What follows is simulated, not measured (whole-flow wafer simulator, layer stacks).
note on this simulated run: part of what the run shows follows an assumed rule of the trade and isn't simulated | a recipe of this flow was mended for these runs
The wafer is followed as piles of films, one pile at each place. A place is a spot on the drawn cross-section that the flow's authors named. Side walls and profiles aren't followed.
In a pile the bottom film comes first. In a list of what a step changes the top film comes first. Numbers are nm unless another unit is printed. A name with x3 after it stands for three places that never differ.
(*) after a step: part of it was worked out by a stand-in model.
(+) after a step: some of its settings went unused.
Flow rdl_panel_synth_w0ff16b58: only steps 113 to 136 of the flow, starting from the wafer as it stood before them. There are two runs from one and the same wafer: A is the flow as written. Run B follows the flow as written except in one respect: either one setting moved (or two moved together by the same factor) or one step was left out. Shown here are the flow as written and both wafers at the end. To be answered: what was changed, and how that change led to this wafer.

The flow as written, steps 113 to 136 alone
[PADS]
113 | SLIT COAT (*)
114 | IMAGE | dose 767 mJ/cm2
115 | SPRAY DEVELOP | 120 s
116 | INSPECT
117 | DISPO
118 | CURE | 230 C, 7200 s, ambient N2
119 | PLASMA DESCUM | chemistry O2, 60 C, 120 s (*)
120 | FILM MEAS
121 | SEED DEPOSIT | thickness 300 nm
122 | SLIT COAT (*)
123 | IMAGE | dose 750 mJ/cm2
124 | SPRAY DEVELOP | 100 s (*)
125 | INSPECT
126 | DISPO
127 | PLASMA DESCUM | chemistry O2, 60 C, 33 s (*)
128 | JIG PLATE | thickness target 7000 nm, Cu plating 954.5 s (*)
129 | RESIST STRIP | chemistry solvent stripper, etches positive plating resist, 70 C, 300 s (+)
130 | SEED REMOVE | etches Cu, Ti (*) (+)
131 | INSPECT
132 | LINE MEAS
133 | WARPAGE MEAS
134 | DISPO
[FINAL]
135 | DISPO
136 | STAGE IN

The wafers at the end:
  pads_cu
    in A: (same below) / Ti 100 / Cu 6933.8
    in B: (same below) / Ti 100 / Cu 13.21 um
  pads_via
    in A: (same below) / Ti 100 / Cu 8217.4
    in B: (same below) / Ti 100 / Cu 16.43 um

The reason: step 128, JIG PLATE: Cu plating 1807 s was run, while the flow as written has Cu plating 954.5 s.

Step by step, how the change led to this:
  128 | JIG PLATE | thickness target 7000 nm, Cu plating 954.5 s (*)
      pads_cu, pads_land: A +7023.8 Cu | B +13.3 um Cu
      pads_via: A +8307.4 Cu | B +16.52 um Cu
